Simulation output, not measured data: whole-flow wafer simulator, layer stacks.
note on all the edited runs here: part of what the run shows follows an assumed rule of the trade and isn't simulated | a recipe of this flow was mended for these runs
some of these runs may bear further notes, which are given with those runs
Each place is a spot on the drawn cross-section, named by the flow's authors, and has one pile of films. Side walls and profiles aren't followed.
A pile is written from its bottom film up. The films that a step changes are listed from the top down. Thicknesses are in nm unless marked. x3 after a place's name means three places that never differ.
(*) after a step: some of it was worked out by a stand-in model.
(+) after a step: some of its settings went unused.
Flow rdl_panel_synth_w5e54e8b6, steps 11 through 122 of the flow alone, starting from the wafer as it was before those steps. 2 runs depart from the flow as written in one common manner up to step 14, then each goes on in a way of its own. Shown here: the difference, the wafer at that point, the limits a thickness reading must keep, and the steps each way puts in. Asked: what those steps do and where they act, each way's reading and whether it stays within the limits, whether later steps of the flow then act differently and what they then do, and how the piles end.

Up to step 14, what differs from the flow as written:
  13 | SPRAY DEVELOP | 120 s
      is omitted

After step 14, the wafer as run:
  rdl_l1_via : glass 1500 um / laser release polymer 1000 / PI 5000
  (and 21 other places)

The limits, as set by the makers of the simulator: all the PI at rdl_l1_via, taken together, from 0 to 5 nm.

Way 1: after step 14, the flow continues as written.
  Reading after step 14: 5000 nm, not within the limits.
  Later steps of the flow acting differently than as written:
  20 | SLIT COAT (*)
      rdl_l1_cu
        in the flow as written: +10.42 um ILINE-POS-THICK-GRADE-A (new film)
        going this way: +12 um ILINE-POS-THICK-GRADE-A (new film)
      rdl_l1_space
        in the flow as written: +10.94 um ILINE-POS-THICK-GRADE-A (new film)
        going this way: +12 um ILINE-POS-THICK-GRADE-A (new film)
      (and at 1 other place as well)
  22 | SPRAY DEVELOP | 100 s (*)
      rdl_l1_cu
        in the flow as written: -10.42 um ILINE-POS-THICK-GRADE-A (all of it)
        going this way: -12 um ILINE-POS-THICK-GRADE-A (all of it)
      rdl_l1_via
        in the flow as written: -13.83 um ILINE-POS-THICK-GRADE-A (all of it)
        going this way: -12 um ILINE-POS-THICK-GRADE-A (all of it)
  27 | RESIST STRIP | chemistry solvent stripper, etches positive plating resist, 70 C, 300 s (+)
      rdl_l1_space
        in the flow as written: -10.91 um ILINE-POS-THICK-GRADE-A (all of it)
        going this way: -11.97 um ILINE-POS-THICK-GRADE-A (all of it)
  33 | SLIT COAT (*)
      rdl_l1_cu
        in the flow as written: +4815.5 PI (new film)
        going this way: +5406.8 PI (new film)
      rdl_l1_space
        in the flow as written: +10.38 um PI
        going this way: +10.99 um PI
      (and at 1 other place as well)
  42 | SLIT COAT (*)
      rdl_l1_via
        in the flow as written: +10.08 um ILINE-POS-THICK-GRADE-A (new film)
        going this way: +9151.1 ILINE-POS-THICK-GRADE-A (new film)
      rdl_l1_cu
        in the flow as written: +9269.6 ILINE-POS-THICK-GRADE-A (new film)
        going this way: +9750.6 ILINE-POS-THICK-GRADE-A (new film)
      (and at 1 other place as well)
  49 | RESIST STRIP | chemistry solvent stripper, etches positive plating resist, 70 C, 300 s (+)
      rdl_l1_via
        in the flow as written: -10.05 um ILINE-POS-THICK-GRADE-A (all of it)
        going this way: -9121.4 ILINE-POS-THICK-GRADE-A (all of it)
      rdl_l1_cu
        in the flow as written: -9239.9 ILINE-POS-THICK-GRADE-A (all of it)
        going this way: -9720.9 ILINE-POS-THICK-GRADE-A (all of it)
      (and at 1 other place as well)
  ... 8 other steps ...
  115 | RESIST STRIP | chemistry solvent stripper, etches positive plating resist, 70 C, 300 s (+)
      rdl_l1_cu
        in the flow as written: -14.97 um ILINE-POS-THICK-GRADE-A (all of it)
        going this way: -15.06 um ILINE-POS-THICK-GRADE-A (all of it)
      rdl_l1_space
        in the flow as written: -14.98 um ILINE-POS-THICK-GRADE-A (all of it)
        going this way: -15.07 um ILINE-POS-THICK-GRADE-A (all of it)
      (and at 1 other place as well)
  At rdl_l1_cu, rdl_l1_space, rdl_l1_via, the piles at the end differ from the flow's by more than 2% or 0.5 nm, whichever is larger.
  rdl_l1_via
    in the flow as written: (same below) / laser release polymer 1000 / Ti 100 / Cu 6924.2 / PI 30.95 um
    going this way: (same below) / laser release polymer 1000 / PI 5000 / Ti 100 / Cu 6924.2 / PI 27.7 um
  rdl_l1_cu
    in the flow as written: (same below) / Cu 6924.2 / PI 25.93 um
    going this way: (same below) / Cu 6924.2 / PI 27.24 um
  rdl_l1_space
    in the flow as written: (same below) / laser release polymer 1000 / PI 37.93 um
    going this way: (same below) / laser release polymer 1000 / PI 39.26 um

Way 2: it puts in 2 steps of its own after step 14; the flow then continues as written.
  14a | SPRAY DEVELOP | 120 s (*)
      rdl_l1_via
        -5000 PI (all of it)
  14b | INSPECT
      does not change any film at any place that is followed
  Reading after step 14b: 0 nm, inside the limits.
  None of the later steps of the flow acts differently than as written at any place that is followed.
  By the end, the piles equal the flow's at every place that both follow.

Inside the limits: way 2. Outside the limits: way 1.
